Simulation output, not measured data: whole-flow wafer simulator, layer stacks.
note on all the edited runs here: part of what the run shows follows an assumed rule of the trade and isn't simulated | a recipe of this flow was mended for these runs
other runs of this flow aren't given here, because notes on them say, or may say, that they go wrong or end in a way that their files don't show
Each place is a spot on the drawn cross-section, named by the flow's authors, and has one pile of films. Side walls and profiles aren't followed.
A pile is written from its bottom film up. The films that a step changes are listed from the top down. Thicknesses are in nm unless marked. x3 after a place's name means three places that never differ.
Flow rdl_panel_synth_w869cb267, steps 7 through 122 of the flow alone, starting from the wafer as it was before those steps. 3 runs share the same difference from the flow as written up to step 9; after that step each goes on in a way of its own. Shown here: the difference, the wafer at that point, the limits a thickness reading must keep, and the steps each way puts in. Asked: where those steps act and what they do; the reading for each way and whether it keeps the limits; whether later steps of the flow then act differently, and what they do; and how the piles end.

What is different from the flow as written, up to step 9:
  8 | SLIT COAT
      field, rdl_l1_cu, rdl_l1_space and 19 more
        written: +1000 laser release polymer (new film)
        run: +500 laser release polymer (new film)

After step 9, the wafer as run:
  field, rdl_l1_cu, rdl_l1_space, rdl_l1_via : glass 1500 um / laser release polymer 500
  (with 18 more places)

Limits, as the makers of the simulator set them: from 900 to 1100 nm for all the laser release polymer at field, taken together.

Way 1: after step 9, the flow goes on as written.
  The reading taken after step 9 is 500 nm, which is outside the limits.
  Later steps of the flow that are run all act as written at every place that is followed.
  By the end, the piles at field, rdl_l1_cu, rdl_l1_space and 19 more depart from the flow's by more than 2% or 0.5 nm, whichever is larger.
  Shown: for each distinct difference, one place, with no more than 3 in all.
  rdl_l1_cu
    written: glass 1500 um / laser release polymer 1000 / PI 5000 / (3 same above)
    way: glass 1500 um / laser release polymer 500 / PI 5000 / (3 same above)
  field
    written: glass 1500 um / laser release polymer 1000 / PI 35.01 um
    way: glass 1500 um / laser release polymer 500 / PI 35.01 um
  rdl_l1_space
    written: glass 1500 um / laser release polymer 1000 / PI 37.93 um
    way: glass 1500 um / laser release polymer 500 / PI 37.93 um

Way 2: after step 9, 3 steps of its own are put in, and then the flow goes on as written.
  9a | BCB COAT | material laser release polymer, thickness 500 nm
      field, rdl_l1_cu, rdl_l1_space and 19 more
        +500 laser release polymer
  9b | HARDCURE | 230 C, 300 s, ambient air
      leaves every film unchanged at each place that is followed
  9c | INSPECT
      leaves every film unchanged at each place that is followed
  The reading taken after step 9c is 1000 nm, which is within the limits.
  Later steps of the flow that are run all act as written at every place that is followed.
  At every place that both follow, the piles at the end match the flow's.

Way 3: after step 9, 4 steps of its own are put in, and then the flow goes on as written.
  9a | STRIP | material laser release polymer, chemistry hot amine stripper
      field, rdl_l1_cu, rdl_l1_space and 19 more
        -500 laser release polymer (all of it)
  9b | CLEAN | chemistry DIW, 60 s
      leaves every film unchanged at each place that is followed
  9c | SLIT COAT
      field, rdl_l1_cu, rdl_l1_space and 19 more
        +1000 laser release polymer (new film)
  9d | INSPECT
      leaves every film unchanged at each place that is followed
  The reading taken after step 9d is 1000 nm, which is within the limits.
  Later steps of the flow that are run all act as written at every place that is followed.
  At every place that both follow, the piles at the end match the flow's.

Inside the limits: way 2, way 3. Outside the limits: way 1.
